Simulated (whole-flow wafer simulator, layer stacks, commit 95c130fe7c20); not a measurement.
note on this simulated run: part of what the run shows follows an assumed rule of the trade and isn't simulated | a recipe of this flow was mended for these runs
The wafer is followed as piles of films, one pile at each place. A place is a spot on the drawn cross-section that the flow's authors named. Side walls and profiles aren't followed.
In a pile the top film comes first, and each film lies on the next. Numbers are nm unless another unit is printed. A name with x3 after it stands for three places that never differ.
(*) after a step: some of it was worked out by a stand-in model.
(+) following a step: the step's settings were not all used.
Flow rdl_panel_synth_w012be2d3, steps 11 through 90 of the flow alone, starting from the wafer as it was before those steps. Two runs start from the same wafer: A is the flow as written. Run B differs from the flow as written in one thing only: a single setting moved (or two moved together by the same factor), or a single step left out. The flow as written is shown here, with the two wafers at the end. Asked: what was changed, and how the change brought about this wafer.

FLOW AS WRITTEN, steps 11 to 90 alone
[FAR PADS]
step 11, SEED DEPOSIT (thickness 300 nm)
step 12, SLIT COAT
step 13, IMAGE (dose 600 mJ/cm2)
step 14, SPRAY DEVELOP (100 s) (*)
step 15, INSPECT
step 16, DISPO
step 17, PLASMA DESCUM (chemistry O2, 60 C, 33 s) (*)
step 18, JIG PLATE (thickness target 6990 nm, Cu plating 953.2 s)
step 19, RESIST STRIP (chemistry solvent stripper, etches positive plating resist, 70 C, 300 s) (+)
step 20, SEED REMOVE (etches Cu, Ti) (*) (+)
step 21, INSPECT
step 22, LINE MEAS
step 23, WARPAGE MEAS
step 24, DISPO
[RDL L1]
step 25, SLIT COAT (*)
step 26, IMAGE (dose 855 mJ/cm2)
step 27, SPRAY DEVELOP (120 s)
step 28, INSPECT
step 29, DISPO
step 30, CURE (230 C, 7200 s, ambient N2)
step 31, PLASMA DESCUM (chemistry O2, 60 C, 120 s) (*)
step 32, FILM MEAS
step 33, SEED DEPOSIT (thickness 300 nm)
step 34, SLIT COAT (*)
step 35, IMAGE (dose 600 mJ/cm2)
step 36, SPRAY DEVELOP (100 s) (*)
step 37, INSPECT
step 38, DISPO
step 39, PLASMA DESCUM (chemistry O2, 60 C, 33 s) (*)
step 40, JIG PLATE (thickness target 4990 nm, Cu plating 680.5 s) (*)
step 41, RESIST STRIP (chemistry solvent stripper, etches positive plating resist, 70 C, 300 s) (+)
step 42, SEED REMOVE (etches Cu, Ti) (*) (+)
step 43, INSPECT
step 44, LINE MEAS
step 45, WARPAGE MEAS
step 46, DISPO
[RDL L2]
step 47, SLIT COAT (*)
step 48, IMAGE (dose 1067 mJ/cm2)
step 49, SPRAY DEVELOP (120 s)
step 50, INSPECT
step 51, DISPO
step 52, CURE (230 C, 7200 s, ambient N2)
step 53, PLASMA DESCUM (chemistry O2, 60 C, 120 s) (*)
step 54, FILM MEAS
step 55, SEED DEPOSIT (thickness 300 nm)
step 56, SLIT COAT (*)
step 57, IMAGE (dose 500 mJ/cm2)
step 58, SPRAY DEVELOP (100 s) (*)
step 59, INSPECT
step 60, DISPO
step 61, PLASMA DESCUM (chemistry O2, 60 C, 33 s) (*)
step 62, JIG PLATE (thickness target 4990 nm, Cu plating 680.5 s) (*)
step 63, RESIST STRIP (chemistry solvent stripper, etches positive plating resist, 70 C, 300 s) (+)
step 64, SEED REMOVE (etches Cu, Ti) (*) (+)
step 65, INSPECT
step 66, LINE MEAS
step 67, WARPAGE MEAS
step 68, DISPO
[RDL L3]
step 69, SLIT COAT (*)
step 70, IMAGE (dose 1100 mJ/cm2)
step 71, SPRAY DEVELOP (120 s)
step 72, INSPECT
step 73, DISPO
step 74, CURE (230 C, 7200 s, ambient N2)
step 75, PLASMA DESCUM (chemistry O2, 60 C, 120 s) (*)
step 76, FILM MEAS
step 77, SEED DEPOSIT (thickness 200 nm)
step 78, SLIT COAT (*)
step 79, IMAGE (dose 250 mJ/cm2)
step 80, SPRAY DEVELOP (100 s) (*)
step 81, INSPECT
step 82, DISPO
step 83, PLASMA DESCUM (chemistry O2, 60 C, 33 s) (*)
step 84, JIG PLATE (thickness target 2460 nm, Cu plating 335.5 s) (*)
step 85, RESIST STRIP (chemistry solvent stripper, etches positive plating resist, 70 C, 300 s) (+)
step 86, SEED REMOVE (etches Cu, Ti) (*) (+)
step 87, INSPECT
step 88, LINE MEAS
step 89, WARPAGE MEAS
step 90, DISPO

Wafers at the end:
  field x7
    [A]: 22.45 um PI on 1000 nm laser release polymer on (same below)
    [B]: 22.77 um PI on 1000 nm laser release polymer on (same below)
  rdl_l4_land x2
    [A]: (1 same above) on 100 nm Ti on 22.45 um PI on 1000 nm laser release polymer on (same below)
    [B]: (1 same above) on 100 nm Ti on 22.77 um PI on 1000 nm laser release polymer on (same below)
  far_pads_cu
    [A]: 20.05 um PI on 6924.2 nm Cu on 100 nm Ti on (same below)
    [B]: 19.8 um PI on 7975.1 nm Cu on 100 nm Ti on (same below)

Cause: step 18, JIG PLATE: Cu plating 1096 s was run, whereas the flow has Cu plating 953.2 s.

How this came from the change, step by step:
  step 18, JIG PLATE (thickness target 6990 nm, Cu plating 953.2 s)
      far_pads_cu, rdl_l1_land, rdl_l1_via: A +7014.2 Cu | B +8065.1 Cu
  step 25, SLIT COAT (*)
      field x7, rdl_l2_cu, rdl_l2_space and 10 more: A +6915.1 PI (new film) | B +7228.1 PI (new film)
      far_pads_cu: A +4450.5 PI (new film) | B +4359.3 PI (new film)
      (also at 2 further places)
  step 34, SLIT COAT (*)
      far_pads_cu: A +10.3 um ILINE-POS-THICK-GRADE-A (new film) | B +10.13 um ILINE-POS-THICK-GRADE-A (new film)
      rdl_l1_cu: A +12.38 um ILINE-POS-THICK-GRADE-A (new film) | B +12.46 um ILINE-POS-THICK-GRADE-A (new film)
      (also at 2 further places)
  step 36, SPRAY DEVELOP (100 s) (*)
      rdl_l1_cu: A -12.38 um ILINE-POS-THICK-GRADE-A (all of it) | B -12.46 um ILINE-POS-THICK-GRADE-A (all of it)
      rdl_l1_via: A -13.33 um ILINE-POS-THICK-GRADE-A (all of it) | B -13.13 um ILINE-POS-THICK-GRADE-A (all of it)
  step 41, RESIST STRIP (chemistry solvent stripper, etches positive plating resist, 70 C, 300 s) (+)
      far_pads_cu: A -10.27 um ILINE-POS-THICK-GRADE-A (all of it) | B -10.1 um ILINE-POS-THICK-GRADE-A (all of it)
      rdl_l1_space: A -12.36 um ILINE-POS-THICK-GRADE-A (all of it) | B -12.44 um ILINE-POS-THICK-GRADE-A (all of it)
  step 47, SLIT COAT (*)
      rdl_l1_space: A +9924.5 PI | B +10.1 um PI
      rdl_l1_cu: A +5962.6 PI (new film) | B +6110.2 PI (new film)
      (also at 1 further place)
  step 56, SLIT COAT (*)
      rdl_l1_cu: A +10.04 um ILINE-POS-THICK-GRADE-A (new film) | B +10.15 um ILINE-POS-THICK-GRADE-A (new film)
      rdl_l1_space: A +11.02 um ILINE-POS-THICK-GRADE-A (new film) | B +11.13 um ILINE-POS-THICK-GRADE-A (new film)
  step 63, RESIST STRIP (chemistry solvent stripper, etches positive plating resist, 70 C, 300 s) (+)
      rdl_l1_cu: A -10.01 um ILINE-POS-THICK-GRADE-A (all of it) | B -10.12 um ILINE-POS-THICK-GRADE-A (all of it)
      rdl_l1_space: A -10.99 um ILINE-POS-THICK-GRADE-A (all of it) | B -11.1 um ILINE-POS-THICK-GRADE-A (all of it)
